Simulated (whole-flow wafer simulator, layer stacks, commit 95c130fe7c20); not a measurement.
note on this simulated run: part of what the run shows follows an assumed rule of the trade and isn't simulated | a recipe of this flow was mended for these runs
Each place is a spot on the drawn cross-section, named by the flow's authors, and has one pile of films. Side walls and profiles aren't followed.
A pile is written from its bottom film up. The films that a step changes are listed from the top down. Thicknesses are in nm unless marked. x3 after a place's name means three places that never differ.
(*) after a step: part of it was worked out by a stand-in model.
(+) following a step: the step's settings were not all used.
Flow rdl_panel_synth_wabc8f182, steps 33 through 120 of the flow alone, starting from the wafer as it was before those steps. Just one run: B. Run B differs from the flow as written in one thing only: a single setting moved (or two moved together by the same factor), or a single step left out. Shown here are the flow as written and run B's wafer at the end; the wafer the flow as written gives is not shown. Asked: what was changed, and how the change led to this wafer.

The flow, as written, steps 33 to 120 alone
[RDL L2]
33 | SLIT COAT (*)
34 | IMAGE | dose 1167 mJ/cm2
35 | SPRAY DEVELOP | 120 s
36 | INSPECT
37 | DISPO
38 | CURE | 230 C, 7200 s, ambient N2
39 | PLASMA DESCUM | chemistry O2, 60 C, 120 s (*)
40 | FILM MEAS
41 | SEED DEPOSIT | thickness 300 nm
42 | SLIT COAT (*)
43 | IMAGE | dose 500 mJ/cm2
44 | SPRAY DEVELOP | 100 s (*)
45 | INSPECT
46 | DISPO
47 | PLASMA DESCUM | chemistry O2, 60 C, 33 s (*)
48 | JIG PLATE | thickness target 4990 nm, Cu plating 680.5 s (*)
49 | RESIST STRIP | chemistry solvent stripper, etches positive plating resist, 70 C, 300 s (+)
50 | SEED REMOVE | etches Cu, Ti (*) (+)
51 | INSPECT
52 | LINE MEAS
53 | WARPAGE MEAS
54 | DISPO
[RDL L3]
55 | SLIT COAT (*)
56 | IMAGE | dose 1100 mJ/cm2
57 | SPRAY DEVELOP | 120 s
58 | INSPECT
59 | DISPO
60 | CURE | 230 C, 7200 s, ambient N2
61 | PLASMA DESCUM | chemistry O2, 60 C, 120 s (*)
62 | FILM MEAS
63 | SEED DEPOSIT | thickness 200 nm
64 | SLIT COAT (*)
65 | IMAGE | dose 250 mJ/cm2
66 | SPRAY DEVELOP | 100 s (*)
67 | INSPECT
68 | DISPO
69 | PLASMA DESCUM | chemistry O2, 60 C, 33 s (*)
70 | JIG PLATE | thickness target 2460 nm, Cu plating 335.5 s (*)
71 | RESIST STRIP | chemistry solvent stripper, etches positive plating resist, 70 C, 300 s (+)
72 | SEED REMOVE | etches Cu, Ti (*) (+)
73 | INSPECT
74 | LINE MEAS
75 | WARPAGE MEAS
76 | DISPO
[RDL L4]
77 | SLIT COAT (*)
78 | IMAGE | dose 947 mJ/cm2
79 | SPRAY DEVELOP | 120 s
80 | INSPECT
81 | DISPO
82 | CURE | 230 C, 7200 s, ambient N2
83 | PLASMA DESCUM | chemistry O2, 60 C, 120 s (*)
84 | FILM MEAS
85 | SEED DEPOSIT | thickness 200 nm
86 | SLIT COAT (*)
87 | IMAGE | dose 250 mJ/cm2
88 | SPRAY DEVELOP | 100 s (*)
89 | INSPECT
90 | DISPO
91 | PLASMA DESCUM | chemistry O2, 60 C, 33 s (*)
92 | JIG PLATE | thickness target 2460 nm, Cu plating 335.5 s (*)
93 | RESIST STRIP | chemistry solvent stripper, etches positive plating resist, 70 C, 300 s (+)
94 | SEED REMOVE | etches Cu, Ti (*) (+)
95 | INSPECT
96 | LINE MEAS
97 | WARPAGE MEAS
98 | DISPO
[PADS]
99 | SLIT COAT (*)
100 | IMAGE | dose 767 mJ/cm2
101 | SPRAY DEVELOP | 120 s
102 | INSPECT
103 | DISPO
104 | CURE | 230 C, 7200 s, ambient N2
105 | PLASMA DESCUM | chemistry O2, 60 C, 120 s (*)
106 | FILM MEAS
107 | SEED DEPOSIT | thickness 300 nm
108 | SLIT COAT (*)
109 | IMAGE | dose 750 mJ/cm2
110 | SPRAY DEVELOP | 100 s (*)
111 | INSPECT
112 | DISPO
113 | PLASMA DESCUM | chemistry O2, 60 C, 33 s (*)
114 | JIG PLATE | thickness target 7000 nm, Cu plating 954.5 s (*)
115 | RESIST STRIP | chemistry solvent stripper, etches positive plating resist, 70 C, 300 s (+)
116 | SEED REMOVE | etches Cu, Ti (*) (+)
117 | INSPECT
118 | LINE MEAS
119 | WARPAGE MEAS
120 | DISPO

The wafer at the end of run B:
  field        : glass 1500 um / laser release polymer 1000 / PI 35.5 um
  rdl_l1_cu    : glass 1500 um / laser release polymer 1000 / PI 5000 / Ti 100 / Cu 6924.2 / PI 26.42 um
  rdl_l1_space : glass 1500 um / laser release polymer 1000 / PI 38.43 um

What caused this: step 48, JIG PLATE: Cu plating 884.6 s was run, while the flow as written has Cu plating 680.5 s.

The path from the change to this, step by step:
  48 | JIG PLATE | thickness target 4990 nm, Cu plating 680.5 s (*)
      rdl_l2_cu, rdl_l2_land, rdl_l2_via, rdl_l2_rim, rdl_l3_land, rdl_l3_via: Cu gains 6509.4 (it would be, as written: Cu gains 5007.5)
  55 | SLIT COAT (*)
      rdl_l3_cu, rdl_l3_space: PI gains 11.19 um (it would be, as written: PI gains 9998.1)
      rdl_l1_rim: PI gains 10.35 um (it would be, as written: PI gains 9173.5)
      (also at 16 further places)
  64 | SLIT COAT (*)
      rdl_l1_rim: ILINE-POS-THICK-GRADE-A gains 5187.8 (new film) (it would be, as written: ILINE-POS-THICK-GRADE-A gains 5077.5 (new film))
      rdl_l2_via: ILINE-POS-THICK-GRADE-A gains 4187.6 (new film) (it would be, as written: ILINE-POS-THICK-GRADE-A gains 4385.9 (new film))
      (also at 1 further place)
  66 | SPRAY DEVELOP | 100 s (*)
      rdl_l3_land: ILINE-POS-THICK-GRADE-A loses 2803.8 (all of it) (it would be, as written: ILINE-POS-THICK-GRADE-A loses 2880.1 (all of it))
  71 | RESIST STRIP | chemistry solvent stripper, etches positive plating resist, 70 C, 300 s (+)
      rdl_l1_rim: ILINE-POS-THICK-GRADE-A loses 5158.1 (all of it) (it would be, as written: ILINE-POS-THICK-GRADE-A loses 5047.8 (all of it))
      rdl_l2_via: ILINE-POS-THICK-GRADE-A loses 4157.9 (all of it) (it would be, as written: ILINE-POS-THICK-GRADE-A loses 4356.2 (all of it))
  77 | SLIT COAT (*)
      rdl_l2_via: PI gains 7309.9 (it would be, as written: PI gains 7515)
      rdl_l3_land: PI gains 5329.4 (new film) (it would be, as written: PI gains 5476.5 (new film))
      (also at 1 further place)
  108 | SLIT COAT (*)
      rdl_l2_cu, rdl_l2_space: ILINE-POS-THICK-GRADE-A gains 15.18 um (new film) (it would be, as written: ILINE-POS-THICK-GRADE-A gains 15.16 um (new film))
      rdl_l2_land: ILINE-POS-THICK-GRADE-A gains 14.82 um (new film) (it would be, as written: ILINE-POS-THICK-GRADE-A gains 14.84 um (new film))
      (also at 5 further places)
  115 | RESIST STRIP | chemistry solvent stripper, etches positive plating resist, 70 C, 300 s (+)
      rdl_l2_cu, rdl_l2_space: ILINE-POS-THICK-GRADE-A loses 15.15 um (all of it) (it would be, as written: ILINE-POS-THICK-GRADE-A loses 15.13 um (all of it))
      rdl_l2_land: ILINE-POS-THICK-GRADE-A loses 14.79 um (all of it) (it would be, as written: ILINE-POS-THICK-GRADE-A loses 14.81 um (all of it))
      (also at 5 further places)
